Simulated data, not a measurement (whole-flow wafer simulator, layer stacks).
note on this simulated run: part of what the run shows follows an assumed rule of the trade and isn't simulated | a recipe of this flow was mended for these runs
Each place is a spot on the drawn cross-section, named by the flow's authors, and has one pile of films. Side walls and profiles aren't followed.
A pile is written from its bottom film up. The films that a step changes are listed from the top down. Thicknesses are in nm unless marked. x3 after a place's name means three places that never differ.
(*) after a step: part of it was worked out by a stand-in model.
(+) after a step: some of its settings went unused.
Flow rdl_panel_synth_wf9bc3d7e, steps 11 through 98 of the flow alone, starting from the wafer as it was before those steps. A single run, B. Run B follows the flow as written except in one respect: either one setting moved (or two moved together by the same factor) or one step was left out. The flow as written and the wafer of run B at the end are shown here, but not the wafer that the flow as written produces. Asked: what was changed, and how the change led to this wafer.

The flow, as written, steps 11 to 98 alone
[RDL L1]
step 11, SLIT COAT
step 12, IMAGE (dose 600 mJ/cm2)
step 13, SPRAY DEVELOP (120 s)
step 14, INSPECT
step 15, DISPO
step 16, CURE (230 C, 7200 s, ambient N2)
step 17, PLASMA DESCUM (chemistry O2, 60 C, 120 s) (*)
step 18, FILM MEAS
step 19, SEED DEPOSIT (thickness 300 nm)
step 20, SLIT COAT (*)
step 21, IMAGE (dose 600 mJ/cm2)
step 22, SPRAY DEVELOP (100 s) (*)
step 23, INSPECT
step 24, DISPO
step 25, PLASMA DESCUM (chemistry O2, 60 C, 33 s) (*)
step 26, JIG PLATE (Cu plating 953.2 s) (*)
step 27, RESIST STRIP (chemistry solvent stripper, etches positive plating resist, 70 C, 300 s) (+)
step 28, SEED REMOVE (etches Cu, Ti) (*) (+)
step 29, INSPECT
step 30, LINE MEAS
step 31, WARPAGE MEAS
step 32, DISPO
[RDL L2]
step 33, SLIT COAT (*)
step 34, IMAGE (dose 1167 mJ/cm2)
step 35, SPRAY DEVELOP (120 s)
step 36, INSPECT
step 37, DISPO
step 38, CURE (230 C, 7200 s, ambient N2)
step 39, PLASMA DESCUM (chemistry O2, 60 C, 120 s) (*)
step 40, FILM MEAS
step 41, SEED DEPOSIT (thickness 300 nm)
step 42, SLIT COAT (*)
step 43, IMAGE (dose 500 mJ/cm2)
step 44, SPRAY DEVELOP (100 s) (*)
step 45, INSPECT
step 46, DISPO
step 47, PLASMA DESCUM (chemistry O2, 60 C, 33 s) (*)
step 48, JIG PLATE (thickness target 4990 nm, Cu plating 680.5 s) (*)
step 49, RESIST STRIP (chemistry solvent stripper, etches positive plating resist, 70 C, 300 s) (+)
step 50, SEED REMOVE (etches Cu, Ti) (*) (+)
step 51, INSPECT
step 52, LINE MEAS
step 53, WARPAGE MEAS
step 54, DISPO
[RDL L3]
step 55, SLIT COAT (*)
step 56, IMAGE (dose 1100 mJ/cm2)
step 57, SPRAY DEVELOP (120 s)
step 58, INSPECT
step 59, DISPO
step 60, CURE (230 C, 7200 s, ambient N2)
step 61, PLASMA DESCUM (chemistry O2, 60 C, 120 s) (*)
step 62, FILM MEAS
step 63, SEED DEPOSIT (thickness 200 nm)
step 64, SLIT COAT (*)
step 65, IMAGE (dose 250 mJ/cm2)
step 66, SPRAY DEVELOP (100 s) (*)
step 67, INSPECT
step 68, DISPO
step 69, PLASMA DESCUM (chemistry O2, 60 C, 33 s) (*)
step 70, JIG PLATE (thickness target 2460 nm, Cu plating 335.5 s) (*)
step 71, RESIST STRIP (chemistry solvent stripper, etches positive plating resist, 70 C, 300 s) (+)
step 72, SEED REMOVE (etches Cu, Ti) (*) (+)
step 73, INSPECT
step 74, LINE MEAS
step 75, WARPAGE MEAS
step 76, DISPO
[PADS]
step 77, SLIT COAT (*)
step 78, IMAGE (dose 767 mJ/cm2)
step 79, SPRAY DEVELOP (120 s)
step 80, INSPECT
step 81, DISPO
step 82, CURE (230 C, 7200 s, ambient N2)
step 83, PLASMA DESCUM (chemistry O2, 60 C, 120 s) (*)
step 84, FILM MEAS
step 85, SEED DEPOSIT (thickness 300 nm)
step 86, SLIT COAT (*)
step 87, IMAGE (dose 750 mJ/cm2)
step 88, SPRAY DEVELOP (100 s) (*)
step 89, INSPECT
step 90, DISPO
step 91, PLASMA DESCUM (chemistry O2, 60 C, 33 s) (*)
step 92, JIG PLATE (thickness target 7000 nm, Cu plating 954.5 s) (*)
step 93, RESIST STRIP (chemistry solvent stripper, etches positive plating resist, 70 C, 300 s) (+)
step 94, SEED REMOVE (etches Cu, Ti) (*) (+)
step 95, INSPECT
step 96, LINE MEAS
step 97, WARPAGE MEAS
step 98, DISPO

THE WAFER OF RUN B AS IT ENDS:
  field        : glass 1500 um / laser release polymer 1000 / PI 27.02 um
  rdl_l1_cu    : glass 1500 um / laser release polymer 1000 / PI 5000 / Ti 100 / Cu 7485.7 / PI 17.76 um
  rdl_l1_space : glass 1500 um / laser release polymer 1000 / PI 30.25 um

Cause: step 26, JIG PLATE: Cu plating 1030 s was run, whereas the flow has Cu plating 953.2 s.

How this came from the change, step by step:
  step 26, JIG PLATE (Cu plating 953.2 s) (*)
      rdl_l1_cu, rdl_l1_via, rdl_l1_rim, rdl_l2_land, rdl_l2_via: Cu gains 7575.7 (in the flow as written it would be: Cu gains 7014.2)
  step 33, SLIT COAT (*)
      rdl_l2_cu, rdl_l2_space: PI gains 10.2 um (in the flow as written it would be: PI gains 9908.1)
      rdl_l1_cu: PI gains 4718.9 (new film) (in the flow as written it would be: PI gains 4815.5 (new film))
      (also at 1 further place)
  step 42, SLIT COAT (*)
      rdl_l2_cu, rdl_l2_space: ILINE-POS-THICK-GRADE-A gains 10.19 um (new film) (in the flow as written it would be: ILINE-POS-THICK-GRADE-A gains 10.13 um (new film))
      rdl_l1_space: ILINE-POS-THICK-GRADE-A gains 10.59 um (new film) (in the flow as written it would be: ILINE-POS-THICK-GRADE-A gains 10.52 um (new film))
      (also at 2 further places)
  step 44, SPRAY DEVELOP (100 s) (*)
      rdl_l2_cu: ILINE-POS-THICK-GRADE-A loses 10.19 um (all of it) (in the flow as written it would be: ILINE-POS-THICK-GRADE-A loses 10.13 um (all of it))
      rdl_l2_via: ILINE-POS-THICK-GRADE-A loses 12.41 um (all of it) (in the flow as written it would be: ILINE-POS-THICK-GRADE-A loses 12.5 um (all of it))
  step 49, RESIST STRIP (chemistry solvent stripper, etches positive plating resist, 70 C, 300 s) (+)
      rdl_l1_via: ILINE-POS-THICK-GRADE-A loses 9973.9 (all of it) (in the flow as written it would be: ILINE-POS-THICK-GRADE-A loses 10.05 um (all of it))
      rdl_l1_space: ILINE-POS-THICK-GRADE-A loses 10.56 um (all of it) (in the flow as written it would be: ILINE-POS-THICK-GRADE-A loses 10.49 um (all of it))
      (also at 1 further place)
  step 55, SLIT COAT (*)
      rdl_l2_space: PI gains 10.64 um (in the flow as written it would be: PI gains 10.58 um)
      rdl_l2_via: PI gains 10.66 um (new film) (in the flow as written it would be: PI gains 10.74 um (new film))
  step 86, SLIT COAT (*)
      rdl_l1_cu: ILINE-POS-THICK-GRADE-A gains 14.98 um (new film) (in the flow as written it would be: ILINE-POS-THICK-GRADE-A gains 14.96 um (new film))
      rdl_l1_space: ILINE-POS-THICK-GRADE-A gains 15.06 um (new film) (in the flow as written it would be: ILINE-POS-THICK-GRADE-A gains 15.05 um (new film))
      (also at 6 further places)
  step 93, RESIST STRIP (chemistry solvent stripper, etches positive plating resist, 70 C, 300 s) (+)
      rdl_l1_cu: ILINE-POS-THICK-GRADE-A loses 14.95 um (all of it) (in the flow as written it would be: ILINE-POS-THICK-GRADE-A loses 14.93 um (all of it))
      rdl_l1_space: ILINE-POS-THICK-GRADE-A loses 15.03 um (all of it) (in the flow as written it would be: ILINE-POS-THICK-GRADE-A loses 15.02 um (all of it))
      (also at 6 further places)
